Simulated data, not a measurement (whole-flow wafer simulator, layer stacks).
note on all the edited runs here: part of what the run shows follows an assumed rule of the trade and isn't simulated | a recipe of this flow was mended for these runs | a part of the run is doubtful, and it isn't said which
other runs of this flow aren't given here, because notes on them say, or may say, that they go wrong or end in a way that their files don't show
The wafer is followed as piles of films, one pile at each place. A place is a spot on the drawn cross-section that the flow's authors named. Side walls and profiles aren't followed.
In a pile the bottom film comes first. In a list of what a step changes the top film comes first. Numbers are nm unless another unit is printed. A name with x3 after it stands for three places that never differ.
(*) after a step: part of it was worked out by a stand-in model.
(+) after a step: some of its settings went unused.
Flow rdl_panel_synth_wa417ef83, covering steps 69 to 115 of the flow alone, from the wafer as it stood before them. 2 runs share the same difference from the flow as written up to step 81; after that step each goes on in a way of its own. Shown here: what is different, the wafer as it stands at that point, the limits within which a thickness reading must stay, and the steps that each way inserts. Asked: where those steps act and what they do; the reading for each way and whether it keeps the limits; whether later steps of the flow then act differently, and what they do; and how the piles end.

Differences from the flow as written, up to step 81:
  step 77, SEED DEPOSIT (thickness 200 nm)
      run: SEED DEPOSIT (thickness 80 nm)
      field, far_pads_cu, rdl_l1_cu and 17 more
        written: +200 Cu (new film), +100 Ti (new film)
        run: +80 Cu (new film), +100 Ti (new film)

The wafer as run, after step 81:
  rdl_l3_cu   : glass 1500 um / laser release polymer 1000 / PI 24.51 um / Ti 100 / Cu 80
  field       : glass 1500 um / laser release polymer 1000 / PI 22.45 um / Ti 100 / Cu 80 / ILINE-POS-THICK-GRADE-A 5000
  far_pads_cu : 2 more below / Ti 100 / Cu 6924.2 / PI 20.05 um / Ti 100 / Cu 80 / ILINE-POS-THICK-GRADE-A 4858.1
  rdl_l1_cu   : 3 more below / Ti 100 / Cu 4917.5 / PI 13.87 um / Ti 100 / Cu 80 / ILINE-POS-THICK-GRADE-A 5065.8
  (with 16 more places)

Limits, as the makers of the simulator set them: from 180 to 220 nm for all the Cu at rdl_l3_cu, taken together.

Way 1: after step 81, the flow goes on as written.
  The reading taken after step 81 is 80 nm, which is outside the limits.
  Later steps of the flow acting differently than as written (2 other steps are not shown; they differ only slightly, by no more than 2% or 0.5 nm, whichever is larger):
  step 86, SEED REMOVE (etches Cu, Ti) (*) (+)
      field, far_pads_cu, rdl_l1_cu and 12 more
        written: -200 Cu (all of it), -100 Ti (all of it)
        way: -80 Cu (all of it), -100 Ti (all of it)
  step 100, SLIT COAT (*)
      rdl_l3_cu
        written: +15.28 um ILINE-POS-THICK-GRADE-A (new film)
        way: +15.27 um ILINE-POS-THICK-GRADE-A (new film)
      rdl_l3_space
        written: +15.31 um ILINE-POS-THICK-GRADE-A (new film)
        way: +15.3 um ILINE-POS-THICK-GRADE-A (new film)
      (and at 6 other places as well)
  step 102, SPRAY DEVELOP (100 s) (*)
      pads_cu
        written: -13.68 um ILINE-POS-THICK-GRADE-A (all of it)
        way: -13.67 um ILINE-POS-THICK-GRADE-A (all of it)
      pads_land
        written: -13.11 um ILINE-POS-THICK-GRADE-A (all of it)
        way: -13.12 um ILINE-POS-THICK-GRADE-A (all of it)
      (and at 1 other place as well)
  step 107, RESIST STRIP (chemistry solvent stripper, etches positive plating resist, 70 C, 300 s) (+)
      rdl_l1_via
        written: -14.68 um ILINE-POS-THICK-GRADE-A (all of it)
        way: -14.67 um ILINE-POS-THICK-GRADE-A (all of it)
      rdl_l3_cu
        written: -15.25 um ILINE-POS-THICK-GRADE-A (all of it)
        way: -15.24 um ILINE-POS-THICK-GRADE-A (all of it)
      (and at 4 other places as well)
  By the end, the piles at rdl_l3_cu, rdl_l3_land, rdl_l3_via, pads_land, pads_via depart from the flow's by more than 2% or 0.5 nm, whichever is larger.
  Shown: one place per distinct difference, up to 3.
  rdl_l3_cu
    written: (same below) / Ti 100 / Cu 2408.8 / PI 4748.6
    way: (same below) / Ti 100 / Cu 2288.8 / PI 4771
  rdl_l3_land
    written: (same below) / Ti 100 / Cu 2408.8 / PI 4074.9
    way: (same below) / Ti 100 / Cu 2288.8 / PI 4080.4
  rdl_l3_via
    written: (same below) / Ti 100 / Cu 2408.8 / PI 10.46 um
    way: (same below) / Ti 100 / Cu 2288.8 / PI 10.46 um

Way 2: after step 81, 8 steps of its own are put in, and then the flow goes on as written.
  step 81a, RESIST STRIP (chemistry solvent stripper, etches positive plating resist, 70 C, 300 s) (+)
      field, pads_cu, pads_space
        -5000 ILINE-POS-THICK-GRADE-A (all of it)
      far_pads_cu
        -4858.1 ILINE-POS-THICK-GRADE-A (all of it)
      rdl_l1_cu
        -5065.8 ILINE-POS-THICK-GRADE-A (all of it)
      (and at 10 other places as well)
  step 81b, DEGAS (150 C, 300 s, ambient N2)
      does not change any film at any place that is followed
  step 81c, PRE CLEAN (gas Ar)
      does not change any film at any place that is followed
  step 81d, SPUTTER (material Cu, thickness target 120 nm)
      field, far_pads_cu, rdl_l1_cu and 17 more
        +120 Cu
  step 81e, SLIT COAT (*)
      field, pads_cu, pads_space, pads_land, pads_via
        +5000 ILINE-POS-THICK-GRADE-A (new film)
      rdl_l3_cu, rdl_l3_space
        +4624.3 ILINE-POS-THICK-GRADE-A (new film)
      far_pads_cu
        +4858.1 ILINE-POS-THICK-GRADE-A (new film)
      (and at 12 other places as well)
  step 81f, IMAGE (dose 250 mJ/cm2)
      does not change any film at any place that is followed
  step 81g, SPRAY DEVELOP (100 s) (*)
      pads_land, pads_via
        -5000 ILINE-POS-THICK-GRADE-A (all of it)
      rdl_l3_cu
        -4624.3 ILINE-POS-THICK-GRADE-A (all of it)
      rdl_l3_land
        -2880.1 ILINE-POS-THICK-GRADE-A (all of it)
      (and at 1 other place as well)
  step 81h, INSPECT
      does not change any film at any place that is followed
  The reading taken after step 81h is 200 nm, which is within the limits.
  Later steps of the flow that are run all act as written at every place that is followed.
  By the end, the piles equal the flow's at every place that both follow.

Keeping within the limits: way 2. Outside them: way 1.
